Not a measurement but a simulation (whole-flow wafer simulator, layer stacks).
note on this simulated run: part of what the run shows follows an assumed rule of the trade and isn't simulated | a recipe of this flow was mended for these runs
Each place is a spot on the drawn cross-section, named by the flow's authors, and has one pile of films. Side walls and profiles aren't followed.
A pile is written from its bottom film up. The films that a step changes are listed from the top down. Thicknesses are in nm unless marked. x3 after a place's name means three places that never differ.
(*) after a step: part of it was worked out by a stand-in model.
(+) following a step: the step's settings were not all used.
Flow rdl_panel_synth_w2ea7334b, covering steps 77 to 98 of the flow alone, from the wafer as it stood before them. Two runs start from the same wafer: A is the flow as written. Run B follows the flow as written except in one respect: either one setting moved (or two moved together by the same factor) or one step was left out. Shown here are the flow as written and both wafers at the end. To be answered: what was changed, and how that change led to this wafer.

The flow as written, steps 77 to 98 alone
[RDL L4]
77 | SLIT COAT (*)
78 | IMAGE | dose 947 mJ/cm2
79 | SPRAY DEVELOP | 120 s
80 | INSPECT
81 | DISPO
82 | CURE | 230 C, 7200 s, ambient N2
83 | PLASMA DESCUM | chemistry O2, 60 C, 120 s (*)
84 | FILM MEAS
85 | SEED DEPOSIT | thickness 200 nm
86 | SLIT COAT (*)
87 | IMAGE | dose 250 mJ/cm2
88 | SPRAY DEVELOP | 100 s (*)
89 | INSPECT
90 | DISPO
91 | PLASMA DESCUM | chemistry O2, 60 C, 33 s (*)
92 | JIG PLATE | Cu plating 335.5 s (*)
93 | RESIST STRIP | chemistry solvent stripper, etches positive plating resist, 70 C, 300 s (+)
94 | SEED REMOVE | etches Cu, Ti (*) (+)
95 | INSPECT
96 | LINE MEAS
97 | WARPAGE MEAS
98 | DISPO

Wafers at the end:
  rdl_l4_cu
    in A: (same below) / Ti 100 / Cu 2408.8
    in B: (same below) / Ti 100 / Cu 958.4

Cause: step 92, JIG PLATE: Cu plating 138.4 s was run, while the flow as written has Cu plating 335.5 s.

The path from the change to this, step by step:
  92 | JIG PLATE | Cu plating 335.5 s (*)
      rdl_l4_cu, rdl_l4_land, rdl_l4_via, rdl_l5_land x2: A Cu gains 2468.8 | B Cu gains 1018.4
